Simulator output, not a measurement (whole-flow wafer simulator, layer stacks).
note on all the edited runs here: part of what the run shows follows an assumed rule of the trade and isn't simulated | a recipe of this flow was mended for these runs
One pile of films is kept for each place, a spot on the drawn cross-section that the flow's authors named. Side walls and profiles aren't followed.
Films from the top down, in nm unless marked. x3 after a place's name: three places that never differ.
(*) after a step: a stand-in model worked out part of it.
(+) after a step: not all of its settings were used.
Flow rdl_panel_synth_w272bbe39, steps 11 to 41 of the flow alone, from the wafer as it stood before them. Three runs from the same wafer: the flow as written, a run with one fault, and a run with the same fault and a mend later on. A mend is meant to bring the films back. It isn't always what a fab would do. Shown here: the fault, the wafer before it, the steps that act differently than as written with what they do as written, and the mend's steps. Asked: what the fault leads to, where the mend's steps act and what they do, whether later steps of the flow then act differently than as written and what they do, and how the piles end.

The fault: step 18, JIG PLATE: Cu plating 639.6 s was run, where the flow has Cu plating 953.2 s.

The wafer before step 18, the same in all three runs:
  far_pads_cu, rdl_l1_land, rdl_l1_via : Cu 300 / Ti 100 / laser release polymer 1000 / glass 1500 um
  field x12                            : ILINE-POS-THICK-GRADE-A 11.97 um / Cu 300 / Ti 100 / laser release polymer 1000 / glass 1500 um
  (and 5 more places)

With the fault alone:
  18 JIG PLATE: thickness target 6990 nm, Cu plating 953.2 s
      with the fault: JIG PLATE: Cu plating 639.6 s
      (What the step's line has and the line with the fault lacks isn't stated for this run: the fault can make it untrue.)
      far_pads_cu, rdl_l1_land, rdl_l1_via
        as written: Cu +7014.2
        with the fault: Cu +4706.6
  Later steps of the flow that act differently than as written:
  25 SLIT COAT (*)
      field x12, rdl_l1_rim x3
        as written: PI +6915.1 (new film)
        with the fault: PI +6251.5 (new film)
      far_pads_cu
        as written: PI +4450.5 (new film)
        with the fault: PI +4643.1 (new film)
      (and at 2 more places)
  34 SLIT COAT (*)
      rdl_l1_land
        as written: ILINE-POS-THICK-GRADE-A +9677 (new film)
        with the fault: ILINE-POS-THICK-GRADE-A +10.08 um (new film)
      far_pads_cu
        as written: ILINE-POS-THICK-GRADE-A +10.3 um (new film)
        with the fault: ILINE-POS-THICK-GRADE-A +10.69 um (new film)
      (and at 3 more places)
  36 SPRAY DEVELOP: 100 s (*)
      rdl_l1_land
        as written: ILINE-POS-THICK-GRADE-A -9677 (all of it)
        with the fault: ILINE-POS-THICK-GRADE-A -10.08 um (all of it)
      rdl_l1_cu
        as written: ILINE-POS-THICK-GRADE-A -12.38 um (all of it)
        with the fault: ILINE-POS-THICK-GRADE-A -12.2 um (all of it)
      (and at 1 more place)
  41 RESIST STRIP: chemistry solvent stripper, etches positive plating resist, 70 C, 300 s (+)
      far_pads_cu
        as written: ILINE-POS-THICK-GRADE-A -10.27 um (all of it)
        with the fault: ILINE-POS-THICK-GRADE-A -10.66 um (all of it)
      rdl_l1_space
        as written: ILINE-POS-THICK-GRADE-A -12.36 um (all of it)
        with the fault: ILINE-POS-THICK-GRADE-A -12.18 um (all of it)
  At the end the piles differ from the flow's by more than 2% or 0.5 nm, whichever is larger, at field x12, far_pads_cu, rdl_l1_cu, rdl_l1_space, rdl_l1_land, rdl_l1_via, rdl_l1_rim x3.
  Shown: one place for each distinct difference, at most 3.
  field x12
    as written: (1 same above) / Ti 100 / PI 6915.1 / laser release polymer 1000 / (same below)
    with the fault: (1 same above) / Ti 100 / PI 6251.5 / laser release polymer 1000 / (same below)
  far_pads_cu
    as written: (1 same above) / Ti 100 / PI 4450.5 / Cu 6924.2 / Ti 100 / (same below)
    with the fault: (1 same above) / Ti 100 / PI 4643.1 / Cu 4616.6 / Ti 100 / (same below)
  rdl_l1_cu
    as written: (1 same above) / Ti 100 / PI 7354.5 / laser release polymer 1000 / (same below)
    with the fault: (1 same above) / Ti 100 / PI 6546.3 / laser release polymer 1000 / (same below)

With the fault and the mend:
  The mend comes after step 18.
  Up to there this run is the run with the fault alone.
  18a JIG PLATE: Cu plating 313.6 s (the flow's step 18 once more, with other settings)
      far_pads_cu, rdl_l1_land, rdl_l1_via
        Cu +2307.7
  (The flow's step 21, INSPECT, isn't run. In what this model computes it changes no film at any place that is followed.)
  No later step of the flow acts differently than as written at any place that is followed.
  At the end the piles are the same as the flow's at every place that both follow.
